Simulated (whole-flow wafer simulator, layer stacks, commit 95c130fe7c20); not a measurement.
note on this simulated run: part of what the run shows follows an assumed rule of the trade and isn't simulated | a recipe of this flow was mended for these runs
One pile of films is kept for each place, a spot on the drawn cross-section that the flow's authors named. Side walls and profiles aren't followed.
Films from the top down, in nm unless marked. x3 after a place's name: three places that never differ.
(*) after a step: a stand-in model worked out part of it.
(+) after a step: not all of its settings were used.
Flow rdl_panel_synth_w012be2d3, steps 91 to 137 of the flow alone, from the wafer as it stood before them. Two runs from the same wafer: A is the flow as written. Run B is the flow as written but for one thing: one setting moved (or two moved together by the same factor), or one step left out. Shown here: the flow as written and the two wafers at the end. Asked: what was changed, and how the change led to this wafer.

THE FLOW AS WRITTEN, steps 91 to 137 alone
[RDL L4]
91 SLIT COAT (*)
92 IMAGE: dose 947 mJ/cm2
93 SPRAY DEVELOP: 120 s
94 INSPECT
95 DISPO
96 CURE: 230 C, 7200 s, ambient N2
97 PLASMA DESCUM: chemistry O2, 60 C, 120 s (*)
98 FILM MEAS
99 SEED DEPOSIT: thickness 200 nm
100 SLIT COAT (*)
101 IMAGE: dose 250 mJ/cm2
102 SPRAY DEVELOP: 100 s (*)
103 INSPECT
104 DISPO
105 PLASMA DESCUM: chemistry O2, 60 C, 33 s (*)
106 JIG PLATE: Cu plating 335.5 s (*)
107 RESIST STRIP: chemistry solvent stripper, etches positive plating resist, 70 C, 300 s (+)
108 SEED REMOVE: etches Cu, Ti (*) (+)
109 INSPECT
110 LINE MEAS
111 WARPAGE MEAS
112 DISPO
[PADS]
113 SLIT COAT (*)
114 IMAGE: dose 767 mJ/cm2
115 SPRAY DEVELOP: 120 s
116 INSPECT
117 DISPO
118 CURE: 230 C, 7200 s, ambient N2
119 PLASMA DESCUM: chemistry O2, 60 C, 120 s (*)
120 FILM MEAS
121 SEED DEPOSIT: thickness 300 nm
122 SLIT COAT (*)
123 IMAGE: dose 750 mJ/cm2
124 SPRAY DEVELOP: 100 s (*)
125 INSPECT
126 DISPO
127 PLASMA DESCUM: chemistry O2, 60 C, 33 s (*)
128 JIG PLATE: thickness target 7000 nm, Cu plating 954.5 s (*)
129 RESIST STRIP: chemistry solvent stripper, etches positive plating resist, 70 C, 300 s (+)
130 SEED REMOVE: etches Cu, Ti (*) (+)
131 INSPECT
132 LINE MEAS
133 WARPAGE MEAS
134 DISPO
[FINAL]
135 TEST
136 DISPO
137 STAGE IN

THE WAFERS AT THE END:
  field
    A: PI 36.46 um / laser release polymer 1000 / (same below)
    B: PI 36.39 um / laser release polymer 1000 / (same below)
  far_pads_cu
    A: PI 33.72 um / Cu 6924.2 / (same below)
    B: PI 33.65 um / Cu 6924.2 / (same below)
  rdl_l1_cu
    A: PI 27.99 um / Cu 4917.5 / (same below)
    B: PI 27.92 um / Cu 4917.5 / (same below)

The cause: step 106, JIG PLATE: Cu plating 308.7 s was run, where the flow has Cu plating 335.5 s.

How the change led to this, step by step:
  106 JIG PLATE: Cu plating 335.5 s (*)
      rdl_l4_cu, rdl_l4_land, rdl_l4_via, pads_land, pads_via: A Cu +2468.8 | B Cu +2271.6
  113 SLIT COAT (*)
      rdl_l4_space: A PI +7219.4 | B PI +6962
      rdl_l4_land: A PI +4480.6 (new film) | B PI +4317.5 (new film)
      (and at 2 more places)
  122 SLIT COAT (*)
      rdl_l4_cu, rdl_l4_space: A ILINE-POS-THICK-GRADE-A +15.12 um (new film) | B ILINE-POS-THICK-GRADE-A +15.06 um (new film)
      rdl_l4_land: A ILINE-POS-THICK-GRADE-A +14.89 um (new film) | B ILINE-POS-THICK-GRADE-A +14.93 um (new film)
      (and at 5 more places)
  124 SPRAY DEVELOP: 100 s (*)
      pads_cu: A ILINE-POS-THICK-GRADE-A -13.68 um (all of it) | B ILINE-POS-THICK-GRADE-A -13.67 um (all of it)
      pads_land: A ILINE-POS-THICK-GRADE-A -13.11 um (all of it) | B ILINE-POS-THICK-GRADE-A -13.13 um (all of it)
      (and at 1 more place)
  129 RESIST STRIP: chemistry solvent stripper, etches positive plating resist, 70 C, 300 s (+)
      rdl_l4_cu, rdl_l4_space: A ILINE-POS-THICK-GRADE-A -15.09 um (all of it) | B ILINE-POS-THICK-GRADE-A -15.03 um (all of it)
      rdl_l4_land: A ILINE-POS-THICK-GRADE-A -14.86 um (all of it) | B ILINE-POS-THICK-GRADE-A -14.9 um (all of it)
      (and at 2 more places)
